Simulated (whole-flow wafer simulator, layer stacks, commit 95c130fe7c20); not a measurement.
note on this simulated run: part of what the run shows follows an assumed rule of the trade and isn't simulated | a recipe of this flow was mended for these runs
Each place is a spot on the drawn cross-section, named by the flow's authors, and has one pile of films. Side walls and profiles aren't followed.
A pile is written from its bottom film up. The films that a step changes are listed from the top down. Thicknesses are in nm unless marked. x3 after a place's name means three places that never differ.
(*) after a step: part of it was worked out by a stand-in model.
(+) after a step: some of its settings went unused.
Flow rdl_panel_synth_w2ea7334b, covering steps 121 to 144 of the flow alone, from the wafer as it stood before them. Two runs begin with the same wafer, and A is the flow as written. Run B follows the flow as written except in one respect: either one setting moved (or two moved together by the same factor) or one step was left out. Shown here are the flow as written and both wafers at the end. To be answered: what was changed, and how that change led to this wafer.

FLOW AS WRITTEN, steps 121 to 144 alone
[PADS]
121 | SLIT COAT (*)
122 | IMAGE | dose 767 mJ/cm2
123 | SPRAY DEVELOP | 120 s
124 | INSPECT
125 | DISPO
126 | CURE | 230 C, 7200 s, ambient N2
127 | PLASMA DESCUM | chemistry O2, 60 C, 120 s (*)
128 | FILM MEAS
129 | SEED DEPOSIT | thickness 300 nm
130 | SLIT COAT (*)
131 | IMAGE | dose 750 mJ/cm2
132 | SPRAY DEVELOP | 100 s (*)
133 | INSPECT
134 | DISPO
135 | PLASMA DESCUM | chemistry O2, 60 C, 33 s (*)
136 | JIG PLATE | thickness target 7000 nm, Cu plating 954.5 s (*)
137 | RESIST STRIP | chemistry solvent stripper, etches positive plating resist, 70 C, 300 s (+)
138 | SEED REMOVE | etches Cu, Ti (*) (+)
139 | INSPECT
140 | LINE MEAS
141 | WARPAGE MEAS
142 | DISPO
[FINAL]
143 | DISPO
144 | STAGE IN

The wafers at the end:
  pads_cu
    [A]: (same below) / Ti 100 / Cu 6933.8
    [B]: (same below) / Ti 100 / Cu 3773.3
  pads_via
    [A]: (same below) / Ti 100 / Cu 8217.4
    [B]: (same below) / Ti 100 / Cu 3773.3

Cause: step 136, JIG PLATE: Cu plating 525 s was run, whereas the flow has Cu plating 954.5 s.

Step by step, how the change led to this:
  136 | JIG PLATE | thickness target 7000 nm, Cu plating 954.5 s (*)
      pads_cu, pads_land: A +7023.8 Cu | B +3863.3 Cu
      pads_via: A +8307.4 Cu | B +3863.3 Cu
